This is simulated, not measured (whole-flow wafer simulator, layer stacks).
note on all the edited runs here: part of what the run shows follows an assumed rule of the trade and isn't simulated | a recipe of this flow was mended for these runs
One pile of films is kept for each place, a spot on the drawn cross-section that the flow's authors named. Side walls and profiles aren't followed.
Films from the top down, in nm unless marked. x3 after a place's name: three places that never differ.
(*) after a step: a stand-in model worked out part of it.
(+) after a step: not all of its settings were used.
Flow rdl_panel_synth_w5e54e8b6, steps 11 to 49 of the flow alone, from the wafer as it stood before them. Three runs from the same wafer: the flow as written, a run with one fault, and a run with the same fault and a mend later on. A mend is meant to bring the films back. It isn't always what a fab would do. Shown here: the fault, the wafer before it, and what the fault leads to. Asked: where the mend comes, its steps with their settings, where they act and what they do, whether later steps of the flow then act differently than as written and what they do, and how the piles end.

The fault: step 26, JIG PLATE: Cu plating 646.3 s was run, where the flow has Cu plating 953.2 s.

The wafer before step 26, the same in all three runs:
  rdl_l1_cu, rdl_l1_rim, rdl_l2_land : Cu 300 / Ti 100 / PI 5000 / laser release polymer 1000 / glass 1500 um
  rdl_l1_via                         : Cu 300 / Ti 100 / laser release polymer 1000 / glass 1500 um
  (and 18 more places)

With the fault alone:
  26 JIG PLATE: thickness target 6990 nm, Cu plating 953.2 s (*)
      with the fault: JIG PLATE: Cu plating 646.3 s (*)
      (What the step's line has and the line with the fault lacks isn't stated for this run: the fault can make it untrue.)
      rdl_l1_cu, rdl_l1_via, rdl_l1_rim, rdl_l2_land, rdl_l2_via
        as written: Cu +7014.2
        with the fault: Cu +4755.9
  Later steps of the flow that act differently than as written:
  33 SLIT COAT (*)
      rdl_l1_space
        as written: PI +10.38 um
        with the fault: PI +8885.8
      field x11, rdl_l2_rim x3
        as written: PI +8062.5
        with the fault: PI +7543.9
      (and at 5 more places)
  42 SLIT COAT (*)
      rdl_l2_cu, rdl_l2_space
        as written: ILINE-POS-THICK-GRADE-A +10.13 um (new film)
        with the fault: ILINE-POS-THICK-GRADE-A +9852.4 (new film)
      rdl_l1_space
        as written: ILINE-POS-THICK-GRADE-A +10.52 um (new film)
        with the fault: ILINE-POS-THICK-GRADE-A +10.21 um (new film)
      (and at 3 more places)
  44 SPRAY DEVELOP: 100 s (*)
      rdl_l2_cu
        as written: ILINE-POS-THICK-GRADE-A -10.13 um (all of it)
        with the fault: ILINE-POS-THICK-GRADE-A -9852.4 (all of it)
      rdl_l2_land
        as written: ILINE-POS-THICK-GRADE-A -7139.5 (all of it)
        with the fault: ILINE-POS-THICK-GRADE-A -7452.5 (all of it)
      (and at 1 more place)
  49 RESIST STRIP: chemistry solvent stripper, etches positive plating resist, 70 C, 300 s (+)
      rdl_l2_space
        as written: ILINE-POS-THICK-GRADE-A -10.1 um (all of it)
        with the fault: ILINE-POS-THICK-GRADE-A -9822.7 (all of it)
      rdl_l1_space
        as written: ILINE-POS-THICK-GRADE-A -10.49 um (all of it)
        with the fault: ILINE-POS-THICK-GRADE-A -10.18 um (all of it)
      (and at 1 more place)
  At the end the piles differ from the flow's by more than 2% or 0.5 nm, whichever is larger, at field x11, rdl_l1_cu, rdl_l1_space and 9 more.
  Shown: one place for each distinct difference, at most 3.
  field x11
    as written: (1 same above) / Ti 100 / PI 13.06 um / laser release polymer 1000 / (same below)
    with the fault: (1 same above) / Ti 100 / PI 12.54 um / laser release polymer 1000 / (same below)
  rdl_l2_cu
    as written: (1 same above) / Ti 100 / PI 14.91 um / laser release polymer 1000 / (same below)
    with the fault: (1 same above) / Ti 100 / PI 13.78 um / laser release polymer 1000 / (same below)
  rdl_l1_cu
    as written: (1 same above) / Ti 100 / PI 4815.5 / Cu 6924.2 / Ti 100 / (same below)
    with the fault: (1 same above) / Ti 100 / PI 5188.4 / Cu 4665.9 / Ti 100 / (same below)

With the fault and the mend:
  The mend comes after step 26.
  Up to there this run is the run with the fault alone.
  26a JIG PLATE: Cu plating 306.9 s (*) (the flow's step 26 once more, with other settings)
      rdl_l1_cu, rdl_l1_via, rdl_l1_rim, rdl_l2_land, rdl_l2_via
        Cu +2258.4
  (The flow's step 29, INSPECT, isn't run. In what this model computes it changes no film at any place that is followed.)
  No later step of the flow acts differently than as written at any place that is followed.
  At the end the piles are the same as the flow's at every place that both follow.
